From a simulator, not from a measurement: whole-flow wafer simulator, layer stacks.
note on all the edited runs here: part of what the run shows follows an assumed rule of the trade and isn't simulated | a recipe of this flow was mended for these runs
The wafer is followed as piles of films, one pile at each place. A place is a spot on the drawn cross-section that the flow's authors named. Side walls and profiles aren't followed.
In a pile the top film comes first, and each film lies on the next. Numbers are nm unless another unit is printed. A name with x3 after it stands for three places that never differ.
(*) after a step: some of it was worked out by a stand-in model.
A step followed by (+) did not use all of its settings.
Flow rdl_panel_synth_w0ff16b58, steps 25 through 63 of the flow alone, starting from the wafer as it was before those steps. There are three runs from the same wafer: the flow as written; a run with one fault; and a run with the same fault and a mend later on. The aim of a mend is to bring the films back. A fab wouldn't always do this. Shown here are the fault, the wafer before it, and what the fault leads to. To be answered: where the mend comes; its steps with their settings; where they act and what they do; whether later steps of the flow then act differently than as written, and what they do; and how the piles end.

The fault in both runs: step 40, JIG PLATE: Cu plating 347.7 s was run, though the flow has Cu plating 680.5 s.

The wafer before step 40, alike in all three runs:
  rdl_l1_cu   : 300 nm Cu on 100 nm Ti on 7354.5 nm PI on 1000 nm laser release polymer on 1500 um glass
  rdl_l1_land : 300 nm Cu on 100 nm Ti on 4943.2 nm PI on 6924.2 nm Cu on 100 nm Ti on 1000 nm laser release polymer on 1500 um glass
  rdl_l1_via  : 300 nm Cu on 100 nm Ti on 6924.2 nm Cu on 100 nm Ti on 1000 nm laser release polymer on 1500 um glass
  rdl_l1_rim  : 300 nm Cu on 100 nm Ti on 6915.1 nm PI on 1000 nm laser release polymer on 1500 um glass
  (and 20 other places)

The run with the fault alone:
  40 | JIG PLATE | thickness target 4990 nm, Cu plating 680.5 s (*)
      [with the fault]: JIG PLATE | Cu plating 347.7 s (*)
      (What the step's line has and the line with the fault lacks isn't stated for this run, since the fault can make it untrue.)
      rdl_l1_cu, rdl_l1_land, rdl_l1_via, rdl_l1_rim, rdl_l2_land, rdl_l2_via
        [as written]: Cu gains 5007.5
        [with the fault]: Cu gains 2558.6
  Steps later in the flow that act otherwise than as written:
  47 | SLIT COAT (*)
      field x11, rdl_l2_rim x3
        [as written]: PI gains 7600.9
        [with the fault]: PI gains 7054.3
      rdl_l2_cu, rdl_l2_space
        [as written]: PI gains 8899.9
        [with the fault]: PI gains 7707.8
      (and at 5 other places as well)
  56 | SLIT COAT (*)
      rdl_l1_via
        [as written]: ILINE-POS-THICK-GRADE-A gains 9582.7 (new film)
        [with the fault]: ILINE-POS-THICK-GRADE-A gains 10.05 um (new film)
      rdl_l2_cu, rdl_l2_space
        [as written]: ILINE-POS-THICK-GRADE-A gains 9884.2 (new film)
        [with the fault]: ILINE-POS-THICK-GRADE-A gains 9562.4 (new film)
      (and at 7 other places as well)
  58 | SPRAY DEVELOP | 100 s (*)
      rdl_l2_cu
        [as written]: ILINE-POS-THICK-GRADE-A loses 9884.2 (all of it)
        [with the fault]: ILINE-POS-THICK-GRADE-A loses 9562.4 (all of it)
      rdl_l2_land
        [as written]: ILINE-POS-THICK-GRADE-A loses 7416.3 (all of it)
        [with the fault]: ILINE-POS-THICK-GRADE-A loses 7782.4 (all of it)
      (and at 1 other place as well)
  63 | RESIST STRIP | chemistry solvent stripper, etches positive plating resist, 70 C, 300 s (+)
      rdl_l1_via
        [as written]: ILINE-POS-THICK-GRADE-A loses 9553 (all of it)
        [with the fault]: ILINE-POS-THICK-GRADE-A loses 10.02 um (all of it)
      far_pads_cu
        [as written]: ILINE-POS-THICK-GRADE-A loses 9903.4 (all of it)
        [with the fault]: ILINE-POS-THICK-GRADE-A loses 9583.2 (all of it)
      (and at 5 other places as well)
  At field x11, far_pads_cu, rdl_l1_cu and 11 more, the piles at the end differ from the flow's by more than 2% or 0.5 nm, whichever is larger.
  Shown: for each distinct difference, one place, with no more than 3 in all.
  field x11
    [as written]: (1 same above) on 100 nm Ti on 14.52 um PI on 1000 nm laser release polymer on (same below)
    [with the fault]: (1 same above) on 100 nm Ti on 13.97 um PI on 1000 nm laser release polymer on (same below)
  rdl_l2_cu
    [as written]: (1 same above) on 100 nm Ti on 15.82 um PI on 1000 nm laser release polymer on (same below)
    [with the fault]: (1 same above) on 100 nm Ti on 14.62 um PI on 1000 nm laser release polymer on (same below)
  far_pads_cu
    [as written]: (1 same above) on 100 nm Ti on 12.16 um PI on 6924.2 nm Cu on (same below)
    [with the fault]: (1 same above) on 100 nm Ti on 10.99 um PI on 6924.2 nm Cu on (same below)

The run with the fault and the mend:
  The mend follows step 40.
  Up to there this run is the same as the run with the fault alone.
  40a | JIG PLATE | Cu plating 332.8 s (*) (a further turn of the flow's step 40, with different settings)
      rdl_l1_cu, rdl_l1_land, rdl_l1_via, rdl_l1_rim, rdl_l2_land, rdl_l2_via
        Cu gains 2449
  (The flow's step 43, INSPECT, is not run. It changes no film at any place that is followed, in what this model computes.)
  Later steps of the flow that are run all act as written at every place that is followed.
  By the end, the piles equal the flow's at every place that both follow.
